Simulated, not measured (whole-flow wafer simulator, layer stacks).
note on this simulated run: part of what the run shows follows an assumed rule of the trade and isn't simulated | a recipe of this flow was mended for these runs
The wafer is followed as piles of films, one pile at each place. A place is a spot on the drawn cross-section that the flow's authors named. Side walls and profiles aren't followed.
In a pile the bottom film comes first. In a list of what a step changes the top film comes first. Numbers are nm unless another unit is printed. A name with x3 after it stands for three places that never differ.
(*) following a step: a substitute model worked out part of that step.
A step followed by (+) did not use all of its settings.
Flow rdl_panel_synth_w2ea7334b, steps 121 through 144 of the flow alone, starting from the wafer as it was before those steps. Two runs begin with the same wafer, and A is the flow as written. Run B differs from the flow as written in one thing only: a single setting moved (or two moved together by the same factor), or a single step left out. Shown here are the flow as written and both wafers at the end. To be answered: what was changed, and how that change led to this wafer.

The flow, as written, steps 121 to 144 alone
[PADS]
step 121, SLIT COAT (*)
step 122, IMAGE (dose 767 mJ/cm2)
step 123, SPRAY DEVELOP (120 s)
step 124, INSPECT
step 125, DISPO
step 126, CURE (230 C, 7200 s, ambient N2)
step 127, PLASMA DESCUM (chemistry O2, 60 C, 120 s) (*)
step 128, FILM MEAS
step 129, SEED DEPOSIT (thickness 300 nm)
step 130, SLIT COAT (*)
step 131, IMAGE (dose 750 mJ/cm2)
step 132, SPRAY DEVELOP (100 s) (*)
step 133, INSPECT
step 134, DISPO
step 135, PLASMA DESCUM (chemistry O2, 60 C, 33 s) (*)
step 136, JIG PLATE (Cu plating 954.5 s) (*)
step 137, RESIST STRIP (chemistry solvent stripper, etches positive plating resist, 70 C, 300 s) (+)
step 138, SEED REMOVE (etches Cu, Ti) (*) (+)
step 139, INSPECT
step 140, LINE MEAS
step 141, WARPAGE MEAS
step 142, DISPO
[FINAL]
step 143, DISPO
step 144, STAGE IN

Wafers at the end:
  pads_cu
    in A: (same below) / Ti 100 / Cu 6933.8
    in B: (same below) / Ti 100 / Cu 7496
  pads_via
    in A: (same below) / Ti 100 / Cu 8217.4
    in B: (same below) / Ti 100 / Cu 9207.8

Cause: step 136, JIG PLATE: Cu plating 1031 s was run, while the flow as written has Cu plating 954.5 s.

The path from the change to this, step by step:
  step 136, JIG PLATE (Cu plating 954.5 s) (*)
      pads_cu, pads_land: A +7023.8 Cu | B +7586 Cu
      pads_via: A +8307.4 Cu | B +9297.8 Cu
